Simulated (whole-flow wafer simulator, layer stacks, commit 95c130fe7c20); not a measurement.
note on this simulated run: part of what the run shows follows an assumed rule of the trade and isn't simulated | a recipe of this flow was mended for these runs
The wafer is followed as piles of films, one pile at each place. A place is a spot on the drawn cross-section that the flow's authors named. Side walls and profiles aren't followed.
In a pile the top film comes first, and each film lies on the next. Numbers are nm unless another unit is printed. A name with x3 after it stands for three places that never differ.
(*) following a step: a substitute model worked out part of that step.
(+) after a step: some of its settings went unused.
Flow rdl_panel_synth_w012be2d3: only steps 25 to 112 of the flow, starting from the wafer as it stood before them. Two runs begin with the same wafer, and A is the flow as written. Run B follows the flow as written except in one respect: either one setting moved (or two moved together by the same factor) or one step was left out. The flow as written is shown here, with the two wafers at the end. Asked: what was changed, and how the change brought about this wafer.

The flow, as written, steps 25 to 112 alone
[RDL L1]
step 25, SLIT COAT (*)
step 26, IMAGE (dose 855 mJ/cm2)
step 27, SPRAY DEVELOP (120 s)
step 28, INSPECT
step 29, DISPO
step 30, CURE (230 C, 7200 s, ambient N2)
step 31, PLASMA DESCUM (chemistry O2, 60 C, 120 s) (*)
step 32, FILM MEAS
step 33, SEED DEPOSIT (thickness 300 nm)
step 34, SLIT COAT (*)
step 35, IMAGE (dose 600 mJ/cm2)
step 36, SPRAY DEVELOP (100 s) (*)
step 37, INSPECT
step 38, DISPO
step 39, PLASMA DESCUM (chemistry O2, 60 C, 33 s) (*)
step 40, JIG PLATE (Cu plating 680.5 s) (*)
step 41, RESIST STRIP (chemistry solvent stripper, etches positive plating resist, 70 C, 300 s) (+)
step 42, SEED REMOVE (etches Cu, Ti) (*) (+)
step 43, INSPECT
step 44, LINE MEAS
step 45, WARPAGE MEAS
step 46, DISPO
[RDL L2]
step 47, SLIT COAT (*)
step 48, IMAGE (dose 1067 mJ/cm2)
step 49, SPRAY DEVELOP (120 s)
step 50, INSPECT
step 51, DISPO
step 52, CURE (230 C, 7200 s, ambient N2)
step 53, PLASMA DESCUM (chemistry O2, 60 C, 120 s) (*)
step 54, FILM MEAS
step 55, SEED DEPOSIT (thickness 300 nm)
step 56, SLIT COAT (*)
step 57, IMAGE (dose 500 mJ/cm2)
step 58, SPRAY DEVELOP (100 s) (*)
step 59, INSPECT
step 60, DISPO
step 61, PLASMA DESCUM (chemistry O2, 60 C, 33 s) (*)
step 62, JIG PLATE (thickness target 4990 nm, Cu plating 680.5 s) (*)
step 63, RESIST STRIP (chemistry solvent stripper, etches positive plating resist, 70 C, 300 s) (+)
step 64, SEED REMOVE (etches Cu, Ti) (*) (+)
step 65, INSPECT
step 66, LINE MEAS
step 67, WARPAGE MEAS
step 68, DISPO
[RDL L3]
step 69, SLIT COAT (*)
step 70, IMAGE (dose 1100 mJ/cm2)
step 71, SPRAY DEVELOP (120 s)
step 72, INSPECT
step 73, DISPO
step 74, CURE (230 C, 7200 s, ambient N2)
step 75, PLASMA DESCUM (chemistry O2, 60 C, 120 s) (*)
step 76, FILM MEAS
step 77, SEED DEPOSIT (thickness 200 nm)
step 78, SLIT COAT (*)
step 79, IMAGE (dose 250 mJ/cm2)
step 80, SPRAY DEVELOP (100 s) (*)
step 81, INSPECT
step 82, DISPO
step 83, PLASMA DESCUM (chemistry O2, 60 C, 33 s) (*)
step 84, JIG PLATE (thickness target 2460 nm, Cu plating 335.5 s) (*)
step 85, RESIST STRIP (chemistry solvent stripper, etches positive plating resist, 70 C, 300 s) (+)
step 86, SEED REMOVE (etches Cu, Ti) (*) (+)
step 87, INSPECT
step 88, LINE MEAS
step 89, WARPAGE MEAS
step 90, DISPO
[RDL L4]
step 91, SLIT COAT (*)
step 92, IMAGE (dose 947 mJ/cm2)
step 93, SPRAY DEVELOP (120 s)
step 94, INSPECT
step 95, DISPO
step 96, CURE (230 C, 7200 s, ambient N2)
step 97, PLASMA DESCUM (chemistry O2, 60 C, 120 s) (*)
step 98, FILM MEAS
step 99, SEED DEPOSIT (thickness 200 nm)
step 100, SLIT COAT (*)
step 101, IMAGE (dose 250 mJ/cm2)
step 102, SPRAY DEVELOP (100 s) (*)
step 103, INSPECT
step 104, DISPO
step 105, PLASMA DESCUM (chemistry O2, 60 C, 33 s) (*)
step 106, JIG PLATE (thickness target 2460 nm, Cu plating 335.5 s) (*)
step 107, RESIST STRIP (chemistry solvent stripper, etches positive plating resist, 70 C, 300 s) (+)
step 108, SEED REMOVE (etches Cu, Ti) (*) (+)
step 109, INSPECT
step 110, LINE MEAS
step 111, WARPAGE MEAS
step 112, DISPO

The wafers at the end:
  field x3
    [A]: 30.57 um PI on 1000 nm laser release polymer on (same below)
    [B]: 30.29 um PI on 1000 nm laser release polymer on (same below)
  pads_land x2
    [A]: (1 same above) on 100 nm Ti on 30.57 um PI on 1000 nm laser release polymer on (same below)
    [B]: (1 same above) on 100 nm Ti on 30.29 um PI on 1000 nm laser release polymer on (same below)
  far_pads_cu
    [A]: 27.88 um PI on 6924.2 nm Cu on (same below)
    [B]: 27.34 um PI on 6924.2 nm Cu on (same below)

The reason: step 40, JIG PLATE: Cu plating 517.2 s was run, while the flow as written has Cu plating 680.5 s.

How this came from the change, step by step:
  step 40, JIG PLATE (Cu plating 680.5 s) (*)
      rdl_l1_cu, rdl_l1_land, rdl_l1_via, rdl_l1_rim, rdl_l2_land, rdl_l2_via: A +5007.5 Cu | B +3805.9 Cu
  step 47, SLIT COAT (*)
      field x3, rdl_l3_cu, rdl_l3_space and 9 more: A +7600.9 PI | B +7330.5 PI
      rdl_l2_cu, rdl_l2_space: A +8899.9 PI | B +8309.9 PI
      (as well as at 5 more places)
  step 56, SLIT COAT (*)
      rdl_l1_cu: A +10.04 um ILINE-POS-THICK-GRADE-A (new film) | B +10.15 um ILINE-POS-THICK-GRADE-A (new film)
      rdl_l1_space: A +11.02 um ILINE-POS-THICK-GRADE-A (new film) | B +10.91 um ILINE-POS-THICK-GRADE-A (new film)
      (as well as at 3 more places)
  step 58, SPRAY DEVELOP (100 s) (*)
      rdl_l2_land: A -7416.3 ILINE-POS-THICK-GRADE-A (all of it) | B -7591.9 ILINE-POS-THICK-GRADE-A (all of it)
      rdl_l2_via: A -12.83 um ILINE-POS-THICK-GRADE-A (all of it) | B -13.03 um ILINE-POS-THICK-GRADE-A (all of it)
  step 63, RESIST STRIP (chemistry solvent stripper, etches positive plating resist, 70 C, 300 s) (+)
      rdl_l1_cu: A -10.01 um ILINE-POS-THICK-GRADE-A (all of it) | B -10.12 um ILINE-POS-THICK-GRADE-A (all of it)
      rdl_l1_space: A -10.99 um ILINE-POS-THICK-GRADE-A (all of it) | B -10.88 um ILINE-POS-THICK-GRADE-A (all of it)
      (as well as at 1 more place)
  step 69, SLIT COAT (*)
      rdl_l1_land: A +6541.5 PI | B +6690.7 PI
      rdl_l1_via: A +7624.2 PI | B +7810.2 PI
      (as well as at 4 more places)
  step 78, SLIT COAT (*)
      rdl_l1_via: A +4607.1 ILINE-POS-THICK-GRADE-A (new film) | B +4720.1 ILINE-POS-THICK-GRADE-A (new film)
  step 85, RESIST STRIP (chemistry solvent stripper, etches positive plating resist, 70 C, 300 s) (+)
      rdl_l1_via: A -4577.4 ILINE-POS-THICK-GRADE-A (all of it) | B -4690.4 ILINE-POS-THICK-GRADE-A (all of it)
  step 91, SLIT COAT (*)
      far_pads_cu: A +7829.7 PI | B +7993.3 PI
      rdl_l1_cu: A +8062.8 PI | B +8333.3 PI
      (as well as at 3 more places)
  step 100, SLIT COAT (*)
      rdl_l1_cu: A +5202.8 ILINE-POS-THICK-GRADE-A (new film) | B +5088.5 ILINE-POS-THICK-GRADE-A (new film)
      rdl_l1_space: A +5250.1 ILINE-POS-THICK-GRADE-A (new film) | B +5084.7 ILINE-POS-THICK-GRADE-A (new film)
  step 107, RESIST STRIP (chemistry solvent stripper, etches positive plating resist, 70 C, 300 s) (+)
      rdl_l1_cu: A -5173.1 ILINE-POS-THICK-GRADE-A (all of it) | B -5058.8 ILINE-POS-THICK-GRADE-A (all of it)
      rdl_l1_space: A -5220.4 ILINE-POS-THICK-GRADE-A (all of it) | B -5055 ILINE-POS-THICK-GRADE-A (all of it)
